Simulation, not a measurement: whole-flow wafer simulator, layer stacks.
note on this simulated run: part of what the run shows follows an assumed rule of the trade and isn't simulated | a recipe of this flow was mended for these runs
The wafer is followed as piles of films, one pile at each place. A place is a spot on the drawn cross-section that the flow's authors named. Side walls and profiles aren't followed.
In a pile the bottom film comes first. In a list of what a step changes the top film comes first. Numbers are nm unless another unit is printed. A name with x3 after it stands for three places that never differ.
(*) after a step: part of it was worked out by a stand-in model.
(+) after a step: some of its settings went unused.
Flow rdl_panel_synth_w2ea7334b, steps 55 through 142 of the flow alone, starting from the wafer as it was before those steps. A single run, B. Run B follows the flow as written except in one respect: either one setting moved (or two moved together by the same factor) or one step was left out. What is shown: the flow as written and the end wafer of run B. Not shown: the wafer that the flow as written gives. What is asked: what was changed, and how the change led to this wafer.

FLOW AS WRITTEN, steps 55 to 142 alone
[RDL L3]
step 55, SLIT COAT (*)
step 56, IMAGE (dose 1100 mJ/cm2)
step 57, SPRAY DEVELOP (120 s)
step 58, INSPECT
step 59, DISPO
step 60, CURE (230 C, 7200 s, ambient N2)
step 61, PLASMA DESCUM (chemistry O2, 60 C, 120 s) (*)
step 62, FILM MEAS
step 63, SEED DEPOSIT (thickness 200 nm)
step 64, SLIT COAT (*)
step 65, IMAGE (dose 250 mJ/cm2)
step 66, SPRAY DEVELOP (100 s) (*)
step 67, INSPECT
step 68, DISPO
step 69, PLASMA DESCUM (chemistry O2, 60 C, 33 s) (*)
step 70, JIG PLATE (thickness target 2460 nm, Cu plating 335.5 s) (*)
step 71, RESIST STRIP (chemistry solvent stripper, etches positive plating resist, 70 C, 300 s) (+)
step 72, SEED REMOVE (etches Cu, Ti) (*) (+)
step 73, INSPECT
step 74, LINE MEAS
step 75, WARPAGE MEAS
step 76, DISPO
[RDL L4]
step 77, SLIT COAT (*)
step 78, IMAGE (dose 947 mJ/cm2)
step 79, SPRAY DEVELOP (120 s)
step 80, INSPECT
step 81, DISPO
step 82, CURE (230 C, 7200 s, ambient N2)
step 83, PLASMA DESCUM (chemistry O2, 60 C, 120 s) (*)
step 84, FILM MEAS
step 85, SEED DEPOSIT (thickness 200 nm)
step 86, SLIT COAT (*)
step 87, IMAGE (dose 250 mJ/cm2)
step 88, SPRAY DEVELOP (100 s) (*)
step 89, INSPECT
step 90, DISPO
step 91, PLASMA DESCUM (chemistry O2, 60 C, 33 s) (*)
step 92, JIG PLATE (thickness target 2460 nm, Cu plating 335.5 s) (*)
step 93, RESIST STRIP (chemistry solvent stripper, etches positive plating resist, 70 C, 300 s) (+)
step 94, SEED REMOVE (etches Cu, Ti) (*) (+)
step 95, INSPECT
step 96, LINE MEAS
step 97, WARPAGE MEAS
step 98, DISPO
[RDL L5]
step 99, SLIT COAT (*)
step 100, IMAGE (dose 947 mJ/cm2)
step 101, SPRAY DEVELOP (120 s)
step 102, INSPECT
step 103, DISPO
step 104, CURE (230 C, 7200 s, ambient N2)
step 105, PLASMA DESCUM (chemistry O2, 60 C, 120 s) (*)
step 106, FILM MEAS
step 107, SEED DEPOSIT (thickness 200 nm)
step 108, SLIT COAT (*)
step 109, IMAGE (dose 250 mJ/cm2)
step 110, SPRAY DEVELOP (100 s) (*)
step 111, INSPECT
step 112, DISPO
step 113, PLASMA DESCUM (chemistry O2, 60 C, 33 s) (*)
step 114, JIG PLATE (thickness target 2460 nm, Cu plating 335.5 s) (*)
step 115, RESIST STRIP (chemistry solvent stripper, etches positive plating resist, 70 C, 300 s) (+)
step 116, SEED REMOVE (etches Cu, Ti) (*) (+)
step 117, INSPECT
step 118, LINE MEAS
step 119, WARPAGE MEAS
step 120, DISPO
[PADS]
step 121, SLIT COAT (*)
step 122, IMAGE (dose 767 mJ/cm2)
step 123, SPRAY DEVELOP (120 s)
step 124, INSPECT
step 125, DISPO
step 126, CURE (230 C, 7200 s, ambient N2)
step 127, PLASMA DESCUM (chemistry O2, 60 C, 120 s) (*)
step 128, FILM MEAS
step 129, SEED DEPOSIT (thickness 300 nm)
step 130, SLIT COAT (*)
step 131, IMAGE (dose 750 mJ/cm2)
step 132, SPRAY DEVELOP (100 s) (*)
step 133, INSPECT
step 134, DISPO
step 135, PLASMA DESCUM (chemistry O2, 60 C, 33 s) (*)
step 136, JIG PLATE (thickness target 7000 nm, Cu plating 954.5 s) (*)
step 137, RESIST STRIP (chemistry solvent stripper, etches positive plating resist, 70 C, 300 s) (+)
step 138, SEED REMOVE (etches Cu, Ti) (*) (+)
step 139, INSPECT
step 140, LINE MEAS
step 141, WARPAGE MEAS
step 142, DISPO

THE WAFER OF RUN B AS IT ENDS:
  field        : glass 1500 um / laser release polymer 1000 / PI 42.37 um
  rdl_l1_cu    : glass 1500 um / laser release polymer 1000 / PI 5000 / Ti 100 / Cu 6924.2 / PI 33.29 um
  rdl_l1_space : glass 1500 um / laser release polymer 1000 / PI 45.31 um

What caused this: step 70, JIG PLATE: Cu plating 184.5 s was run, while the flow as written has Cu plating 335.5 s.

The path from the change to this, step by step:
  step 70, JIG PLATE (thickness target 2460 nm, Cu plating 335.5 s) (*)
      rdl_l3_cu, rdl_l3_land, rdl_l3_via, rdl_l4_land, rdl_l4_via: +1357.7 Cu (as written it would have been: +2468.8 Cu)
  step 77, SLIT COAT (*)
      field, rdl_l5_cu, rdl_l5_space and 6 more: +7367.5 PI (as written it would have been: +8112.6 PI)
      rdl_l1_cu: +7238 PI (as written it would have been: +7979.2 PI)
      (as well as at 13 more places)
  step 86, SLIT COAT (*)
      rdl_l3_land: +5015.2 ILINE-POS-THICK-GRADE-A (new film) (as written it would have been: +4693.2 ILINE-POS-THICK-GRADE-A (new film))
      rdl_l3_via: +5070.9 ILINE-POS-THICK-GRADE-A (new film) (as written it would have been: +4627.8 ILINE-POS-THICK-GRADE-A (new film))
      (as well as at 1 more place)
  step 88, SPRAY DEVELOP (100 s) (*)
      rdl_l4_land: -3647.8 ILINE-POS-THICK-GRADE-A (all of it) (as written it would have been: -3532.2 ILINE-POS-THICK-GRADE-A (all of it))
  step 93, RESIST STRIP (chemistry solvent stripper, etches positive plating resist, 70 C, 300 s) (+)
      rdl_l3_land: -4985.5 ILINE-POS-THICK-GRADE-A (all of it) (as written it would have been: -4663.5 ILINE-POS-THICK-GRADE-A (all of it))
      rdl_l3_via: -5041.2 ILINE-POS-THICK-GRADE-A (all of it) (as written it would have been: -4598.1 ILINE-POS-THICK-GRADE-A (all of it))
  step 99, SLIT COAT (*)
      rdl_l3_land: +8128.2 PI (as written it would have been: +7789.3 PI)
      rdl_l3_via: +8188 PI (as written it would have been: +7710.9 PI)
      (as well as at 1 more place)
  step 108, SLIT COAT (*)
      rdl_l3_via: +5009 ILINE-POS-THICK-GRADE-A (new film) (as written it would have been: +4886.8 ILINE-POS-THICK-GRADE-A (new film))
  step 115, RESIST STRIP (chemistry solvent stripper, etches positive plating resist, 70 C, 300 s) (+)
      rdl_l3_via: -4979.3 ILINE-POS-THICK-GRADE-A (all of it) (as written it would have been: -4857.1 ILINE-POS-THICK-GRADE-A (all of it))
  step 130, SLIT COAT (*)
      rdl_l2_cu, rdl_l2_space: +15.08 um ILINE-POS-THICK-GRADE-A (new film) (as written it would have been: +15.07 um ILINE-POS-THICK-GRADE-A (new film))
      rdl_l3_cu, rdl_l3_space: +15 um ILINE-POS-THICK-GRADE-A (new film) (as written it would have been: +15.01 um ILINE-POS-THICK-GRADE-A (new film))
      (as well as at 7 more places)
  step 137, RESIST STRIP (chemistry solvent stripper, etches positive plating resist, 70 C, 300 s) (+)
      rdl_l3_cu, rdl_l3_space: -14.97 um ILINE-POS-THICK-GRADE-A (all of it) (as written it would have been: -14.98 um ILINE-POS-THICK-GRADE-A (all of it))
      rdl_l2_land: -14.89 um ILINE-POS-THICK-GRADE-A (all of it) (as written it would have been: -14.9 um ILINE-POS-THICK-GRADE-A (all of it))
      (as well as at 6 more places)
